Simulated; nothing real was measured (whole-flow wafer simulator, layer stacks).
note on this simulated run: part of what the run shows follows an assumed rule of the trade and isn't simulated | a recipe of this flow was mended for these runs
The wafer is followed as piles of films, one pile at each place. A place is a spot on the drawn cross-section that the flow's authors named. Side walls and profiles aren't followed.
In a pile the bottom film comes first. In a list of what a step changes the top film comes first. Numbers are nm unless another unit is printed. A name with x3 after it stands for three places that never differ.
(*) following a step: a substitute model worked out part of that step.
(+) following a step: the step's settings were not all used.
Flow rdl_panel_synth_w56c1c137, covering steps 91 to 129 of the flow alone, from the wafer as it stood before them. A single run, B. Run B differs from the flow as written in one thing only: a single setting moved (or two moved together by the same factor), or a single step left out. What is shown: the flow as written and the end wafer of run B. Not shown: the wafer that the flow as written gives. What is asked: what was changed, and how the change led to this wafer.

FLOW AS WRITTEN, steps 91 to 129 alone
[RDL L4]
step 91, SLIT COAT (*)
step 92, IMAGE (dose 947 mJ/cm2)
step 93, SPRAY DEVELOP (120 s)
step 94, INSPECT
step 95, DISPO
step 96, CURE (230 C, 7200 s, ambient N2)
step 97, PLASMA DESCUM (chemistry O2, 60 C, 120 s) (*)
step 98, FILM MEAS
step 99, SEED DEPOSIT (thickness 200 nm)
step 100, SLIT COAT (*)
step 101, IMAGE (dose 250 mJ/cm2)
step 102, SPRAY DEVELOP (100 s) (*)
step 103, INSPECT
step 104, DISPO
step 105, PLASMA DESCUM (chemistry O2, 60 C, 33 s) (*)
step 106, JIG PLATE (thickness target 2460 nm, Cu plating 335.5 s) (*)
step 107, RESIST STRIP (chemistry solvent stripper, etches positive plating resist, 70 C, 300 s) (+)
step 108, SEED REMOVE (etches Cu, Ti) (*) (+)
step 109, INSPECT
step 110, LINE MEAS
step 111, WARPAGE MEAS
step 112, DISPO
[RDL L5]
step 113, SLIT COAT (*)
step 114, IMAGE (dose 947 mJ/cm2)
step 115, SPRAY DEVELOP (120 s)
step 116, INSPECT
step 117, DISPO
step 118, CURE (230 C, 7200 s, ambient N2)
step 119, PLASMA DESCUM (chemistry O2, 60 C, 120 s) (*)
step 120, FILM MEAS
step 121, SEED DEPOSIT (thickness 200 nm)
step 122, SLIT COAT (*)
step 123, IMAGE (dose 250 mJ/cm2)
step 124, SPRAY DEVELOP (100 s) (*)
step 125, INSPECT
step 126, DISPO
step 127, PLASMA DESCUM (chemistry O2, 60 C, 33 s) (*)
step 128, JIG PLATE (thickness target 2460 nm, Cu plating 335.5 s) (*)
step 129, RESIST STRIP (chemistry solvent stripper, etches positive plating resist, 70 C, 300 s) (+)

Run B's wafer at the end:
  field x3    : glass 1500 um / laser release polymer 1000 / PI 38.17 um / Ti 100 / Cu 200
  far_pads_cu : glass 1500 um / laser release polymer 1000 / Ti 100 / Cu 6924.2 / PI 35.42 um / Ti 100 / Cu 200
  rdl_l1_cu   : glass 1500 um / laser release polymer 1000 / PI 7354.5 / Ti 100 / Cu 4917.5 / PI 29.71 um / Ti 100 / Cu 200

What caused this: step 106, JIG PLATE: Cu plating 232.8 s was run, whereas the flow has Cu plating 335.5 s.

How this came from the change, step by step:
  step 106, JIG PLATE (thickness target 2460 nm, Cu plating 335.5 s) (*)
      rdl_l4_cu, rdl_l4_land, rdl_l4_via, rdl_l5_land, rdl_l5_via: Cu gains 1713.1 (as written it would have been: Cu gains 2468.8)
  step 113, SLIT COAT (*)
      field x3, pads_land x2: PI gains 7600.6 (as written it would have been: PI gains 8112.6)
      far_pads_cu: PI gains 7547.5 (as written it would have been: PI gains 8058.6)
      (as well as at 19 more places)
  step 122, SLIT COAT (*)
      rdl_l4_land: ILINE-POS-THICK-GRADE-A gains 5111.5 (new film) (as written it would have been: ILINE-POS-THICK-GRADE-A gains 4913.1 (new film))
      rdl_l4_via: ILINE-POS-THICK-GRADE-A gains 5106.7 (new film) (as written it would have been: ILINE-POS-THICK-GRADE-A gains 4830.6 (new film))
      (as well as at 1 more place)
  step 124, SPRAY DEVELOP (100 s) (*)
      rdl_l5_land: ILINE-POS-THICK-GRADE-A loses 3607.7 (all of it) (as written it would have been: ILINE-POS-THICK-GRADE-A loses 3532.2 (all of it))
  step 129, RESIST STRIP (chemistry solvent stripper, etches positive plating resist, 70 C, 300 s) (+)
      rdl_l4_land: ILINE-POS-THICK-GRADE-A loses 5081.8 (all of it) (as written it would have been: ILINE-POS-THICK-GRADE-A loses 4883.4 (all of it))
      rdl_l4_via: ILINE-POS-THICK-GRADE-A loses 5077 (all of it) (as written it would have been: ILINE-POS-THICK-GRADE-A loses 4800.9 (all of it))
